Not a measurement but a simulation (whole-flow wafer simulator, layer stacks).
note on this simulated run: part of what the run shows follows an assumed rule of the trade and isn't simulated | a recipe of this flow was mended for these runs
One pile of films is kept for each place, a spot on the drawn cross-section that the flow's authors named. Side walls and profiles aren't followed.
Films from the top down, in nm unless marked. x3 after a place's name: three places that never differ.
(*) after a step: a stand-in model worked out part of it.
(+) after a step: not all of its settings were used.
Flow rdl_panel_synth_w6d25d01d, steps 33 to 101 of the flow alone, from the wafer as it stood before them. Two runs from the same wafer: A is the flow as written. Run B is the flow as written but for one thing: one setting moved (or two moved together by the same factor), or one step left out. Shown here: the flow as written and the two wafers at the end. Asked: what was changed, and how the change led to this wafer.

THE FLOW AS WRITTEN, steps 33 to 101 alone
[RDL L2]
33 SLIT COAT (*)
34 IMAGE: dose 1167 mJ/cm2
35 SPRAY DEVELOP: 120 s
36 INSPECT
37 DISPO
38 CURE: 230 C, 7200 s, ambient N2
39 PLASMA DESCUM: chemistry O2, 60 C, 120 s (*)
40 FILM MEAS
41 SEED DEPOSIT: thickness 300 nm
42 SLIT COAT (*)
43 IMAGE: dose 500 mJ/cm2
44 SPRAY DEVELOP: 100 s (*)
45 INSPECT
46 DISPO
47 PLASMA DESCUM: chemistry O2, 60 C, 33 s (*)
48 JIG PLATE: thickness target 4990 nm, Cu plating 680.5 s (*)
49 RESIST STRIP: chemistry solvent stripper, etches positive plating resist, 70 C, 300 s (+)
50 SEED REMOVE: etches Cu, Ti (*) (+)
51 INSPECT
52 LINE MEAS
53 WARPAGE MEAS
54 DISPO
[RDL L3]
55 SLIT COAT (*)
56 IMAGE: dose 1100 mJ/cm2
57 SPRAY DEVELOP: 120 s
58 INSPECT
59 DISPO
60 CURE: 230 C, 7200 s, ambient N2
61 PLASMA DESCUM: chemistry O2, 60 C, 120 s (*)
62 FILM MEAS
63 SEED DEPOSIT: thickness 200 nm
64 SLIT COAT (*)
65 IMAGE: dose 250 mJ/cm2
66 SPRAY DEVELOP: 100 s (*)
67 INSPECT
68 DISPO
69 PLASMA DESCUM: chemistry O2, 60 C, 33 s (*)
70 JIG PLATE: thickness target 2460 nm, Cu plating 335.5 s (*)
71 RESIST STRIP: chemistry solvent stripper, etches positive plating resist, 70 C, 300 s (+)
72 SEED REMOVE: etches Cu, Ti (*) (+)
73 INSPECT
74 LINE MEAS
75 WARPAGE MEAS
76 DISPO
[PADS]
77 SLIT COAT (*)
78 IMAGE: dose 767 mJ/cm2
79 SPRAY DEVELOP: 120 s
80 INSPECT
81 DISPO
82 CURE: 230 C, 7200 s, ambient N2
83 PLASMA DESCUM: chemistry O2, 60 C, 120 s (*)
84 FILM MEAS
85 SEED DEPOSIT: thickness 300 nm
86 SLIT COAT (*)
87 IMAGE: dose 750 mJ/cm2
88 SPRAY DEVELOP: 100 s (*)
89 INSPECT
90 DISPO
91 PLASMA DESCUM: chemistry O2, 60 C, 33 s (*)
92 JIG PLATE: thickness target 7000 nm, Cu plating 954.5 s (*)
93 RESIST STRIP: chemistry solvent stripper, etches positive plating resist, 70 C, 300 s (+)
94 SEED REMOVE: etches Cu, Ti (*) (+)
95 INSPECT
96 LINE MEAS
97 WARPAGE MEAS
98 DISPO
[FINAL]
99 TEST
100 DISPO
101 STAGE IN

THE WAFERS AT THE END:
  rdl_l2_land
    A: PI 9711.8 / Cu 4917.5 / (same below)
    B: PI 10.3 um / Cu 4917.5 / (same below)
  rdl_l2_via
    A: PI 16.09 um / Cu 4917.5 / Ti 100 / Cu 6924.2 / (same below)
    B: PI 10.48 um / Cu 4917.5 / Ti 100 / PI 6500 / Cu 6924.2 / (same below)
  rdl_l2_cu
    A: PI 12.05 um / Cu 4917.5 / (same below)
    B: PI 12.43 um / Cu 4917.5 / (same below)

The cause: step 35, SPRAY DEVELOP: 120 s, was left out.

How the change led to this, step by step:
  42 SLIT COAT (*)
      rdl_l2_via: A ILINE-POS-THICK-GRADE-A +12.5 um (new film) | B ILINE-POS-THICK-GRADE-A +8868.5 (new film)
      rdl_l2_cu, rdl_l2_space: A ILINE-POS-THICK-GRADE-A +10.13 um (new film) | B ILINE-POS-THICK-GRADE-A +10.93 um (new film)
      (and at 2 more places)
  44 SPRAY DEVELOP: 100 s (*)
      rdl_l2_via: A ILINE-POS-THICK-GRADE-A -12.5 um (all of it) | B ILINE-POS-THICK-GRADE-A -8868.5 (all of it)
      rdl_l2_cu: A ILINE-POS-THICK-GRADE-A -10.13 um (all of it) | B ILINE-POS-THICK-GRADE-A -10.93 um (all of it)
      (and at 1 more place)
  49 RESIST STRIP: chemistry solvent stripper, etches positive plating resist, 70 C, 300 s (+)
      rdl_l2_space: A ILINE-POS-THICK-GRADE-A -10.1 um (all of it) | B ILINE-POS-THICK-GRADE-A -10.9 um (all of it)
      rdl_l1_rim: A ILINE-POS-THICK-GRADE-A -8208.7 (all of it) | B ILINE-POS-THICK-GRADE-A -9357.3 (all of it)
  55 SLIT COAT (*)
      rdl_l2_via: A PI +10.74 um (new film) | B PI +5653.3 (new film)
      rdl_l2_cu: A PI +5919.4 (new film) | B PI +6171.9 (new film)
      (and at 3 more places)
  64 SLIT COAT (*)
      rdl_l2_cu: A ILINE-POS-THICK-GRADE-A +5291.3 (new film) | B ILINE-POS-THICK-GRADE-A +5433.5 (new film)
      rdl_l2_space: A ILINE-POS-THICK-GRADE-A +5624.6 (new film) | B ILINE-POS-THICK-GRADE-A +5770.5 (new film)
      (and at 3 more places)
  71 RESIST STRIP: chemistry solvent stripper, etches positive plating resist, 70 C, 300 s (+)
      rdl_l2_cu: A ILINE-POS-THICK-GRADE-A -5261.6 (all of it) | B ILINE-POS-THICK-GRADE-A -5403.8 (all of it)
      rdl_l2_space: A ILINE-POS-THICK-GRADE-A -5594.9 (all of it) | B ILINE-POS-THICK-GRADE-A -5740.8 (all of it)
      (and at 3 more places)
  77 SLIT COAT (*)
      rdl_l2_cu: A PI +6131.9 | B PI +6259.5
      rdl_l2_land: A PI +5066.5 | B PI +5325.8
      (and at 1 more place)
  86 SLIT COAT (*)
      rdl_l2_cu: A ILINE-POS-THICK-GRADE-A +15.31 um (new film) | B ILINE-POS-THICK-GRADE-A +15.41 um (new film)
      rdl_l2_space: A ILINE-POS-THICK-GRADE-A +15.33 um (new film) | B ILINE-POS-THICK-GRADE-A +15.43 um (new film)
      (and at 3 more places)
  93 RESIST STRIP: chemistry solvent stripper, etches positive plating resist, 70 C, 300 s (+)
      rdl_l2_cu: A ILINE-POS-THICK-GRADE-A -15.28 um (all of it) | B ILINE-POS-THICK-GRADE-A -15.38 um (all of it)
      rdl_l2_space: A ILINE-POS-THICK-GRADE-A -15.3 um (all of it) | B ILINE-POS-THICK-GRADE-A -15.4 um (all of it)
      (and at 3 more places)
Counting metal films that touch as one body, rdl_l2_via has 2 bodies (between them, from the top down: PI 6500); the flow as written gives 1 body.
